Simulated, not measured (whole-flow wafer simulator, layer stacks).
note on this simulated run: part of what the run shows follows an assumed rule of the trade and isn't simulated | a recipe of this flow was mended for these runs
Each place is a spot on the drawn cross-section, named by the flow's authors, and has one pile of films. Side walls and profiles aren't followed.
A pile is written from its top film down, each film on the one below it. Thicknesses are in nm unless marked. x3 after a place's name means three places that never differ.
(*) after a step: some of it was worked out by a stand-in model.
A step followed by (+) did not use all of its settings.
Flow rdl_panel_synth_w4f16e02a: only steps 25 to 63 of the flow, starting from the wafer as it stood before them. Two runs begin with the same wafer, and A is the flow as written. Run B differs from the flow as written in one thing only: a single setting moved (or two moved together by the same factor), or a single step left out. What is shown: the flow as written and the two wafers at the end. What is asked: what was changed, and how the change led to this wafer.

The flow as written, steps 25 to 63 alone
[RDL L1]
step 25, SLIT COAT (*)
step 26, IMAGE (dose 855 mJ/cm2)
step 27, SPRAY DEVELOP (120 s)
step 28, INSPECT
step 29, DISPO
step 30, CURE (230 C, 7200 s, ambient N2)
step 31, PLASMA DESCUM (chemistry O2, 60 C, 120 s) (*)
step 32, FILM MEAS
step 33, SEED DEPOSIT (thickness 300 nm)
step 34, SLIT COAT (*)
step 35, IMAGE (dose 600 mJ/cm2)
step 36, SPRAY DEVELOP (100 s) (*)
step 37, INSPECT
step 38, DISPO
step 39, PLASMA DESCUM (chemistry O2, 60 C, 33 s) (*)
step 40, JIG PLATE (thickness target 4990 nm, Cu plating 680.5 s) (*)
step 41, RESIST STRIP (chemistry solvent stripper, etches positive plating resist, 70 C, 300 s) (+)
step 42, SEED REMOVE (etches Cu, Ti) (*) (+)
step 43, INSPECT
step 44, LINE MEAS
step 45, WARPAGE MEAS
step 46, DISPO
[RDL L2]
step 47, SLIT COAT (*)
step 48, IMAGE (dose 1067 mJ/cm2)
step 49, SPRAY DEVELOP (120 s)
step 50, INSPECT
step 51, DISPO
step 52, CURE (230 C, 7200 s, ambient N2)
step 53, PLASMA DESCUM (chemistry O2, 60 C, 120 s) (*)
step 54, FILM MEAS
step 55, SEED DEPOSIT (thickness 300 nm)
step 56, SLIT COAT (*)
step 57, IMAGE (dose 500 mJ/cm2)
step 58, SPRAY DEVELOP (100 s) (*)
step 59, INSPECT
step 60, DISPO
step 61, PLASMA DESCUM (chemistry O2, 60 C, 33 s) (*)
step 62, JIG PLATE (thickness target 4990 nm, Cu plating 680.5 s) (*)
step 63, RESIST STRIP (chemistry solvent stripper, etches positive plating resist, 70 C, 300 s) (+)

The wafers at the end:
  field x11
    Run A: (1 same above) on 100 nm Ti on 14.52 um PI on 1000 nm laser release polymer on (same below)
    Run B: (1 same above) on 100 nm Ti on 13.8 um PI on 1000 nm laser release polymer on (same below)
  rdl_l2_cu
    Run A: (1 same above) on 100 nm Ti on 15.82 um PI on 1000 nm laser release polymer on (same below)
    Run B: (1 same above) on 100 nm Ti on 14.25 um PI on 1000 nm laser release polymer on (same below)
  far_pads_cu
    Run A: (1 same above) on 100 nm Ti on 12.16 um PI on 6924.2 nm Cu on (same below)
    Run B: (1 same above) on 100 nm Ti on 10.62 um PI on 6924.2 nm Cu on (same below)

The reason: step 40, JIG PLATE: Cu plating 241.6 s was run, though the flow has Cu plating 680.5 s.

How this came from the change, step by step:
  step 40, JIG PLATE (thickness target 4990 nm, Cu plating 680.5 s) (*)
      rdl_l1_cu, rdl_l1_land, rdl_l1_via, rdl_l1_rim, rdl_l2_land, rdl_l2_via: A Cu gains 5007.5 | B Cu gains 1777.8
  step 47, SLIT COAT (*)
      field x11, rdl_l2_rim x3: A PI gains 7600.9 | B PI gains 6883.8
      rdl_l2_cu, rdl_l2_space: A PI gains 8899.9 | B PI gains 7336.2
      (also at 6 further places)
  step 56, SLIT COAT (*)
      rdl_l1_via: A ILINE-POS-THICK-GRADE-A gains 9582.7 (new film) | B ILINE-POS-THICK-GRADE-A gains 10.2 um (new film)
      far_pads_cu: A ILINE-POS-THICK-GRADE-A gains 9933.1 (new film) | B ILINE-POS-THICK-GRADE-A gains 9504.5 (new film)
      (also at 8 further places)
  step 58, SPRAY DEVELOP (100 s) (*)
      rdl_l2_cu: A ILINE-POS-THICK-GRADE-A loses 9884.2 (all of it) | B ILINE-POS-THICK-GRADE-A loses 9453.5 (all of it)
      rdl_l2_land: A ILINE-POS-THICK-GRADE-A loses 7416.3 (all of it) | B ILINE-POS-THICK-GRADE-A loses 7905.9 (all of it)
      (also at 1 further place)
  step 63, RESIST STRIP (chemistry solvent stripper, etches positive plating resist, 70 C, 300 s) (+)
      rdl_l1_via: A ILINE-POS-THICK-GRADE-A loses 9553 (all of it) | B ILINE-POS-THICK-GRADE-A loses 10.17 um (all of it)
      far_pads_cu: A ILINE-POS-THICK-GRADE-A loses 9903.4 (all of it) | B ILINE-POS-THICK-GRADE-A loses 9474.8 (all of it)
      (also at 5 further places)
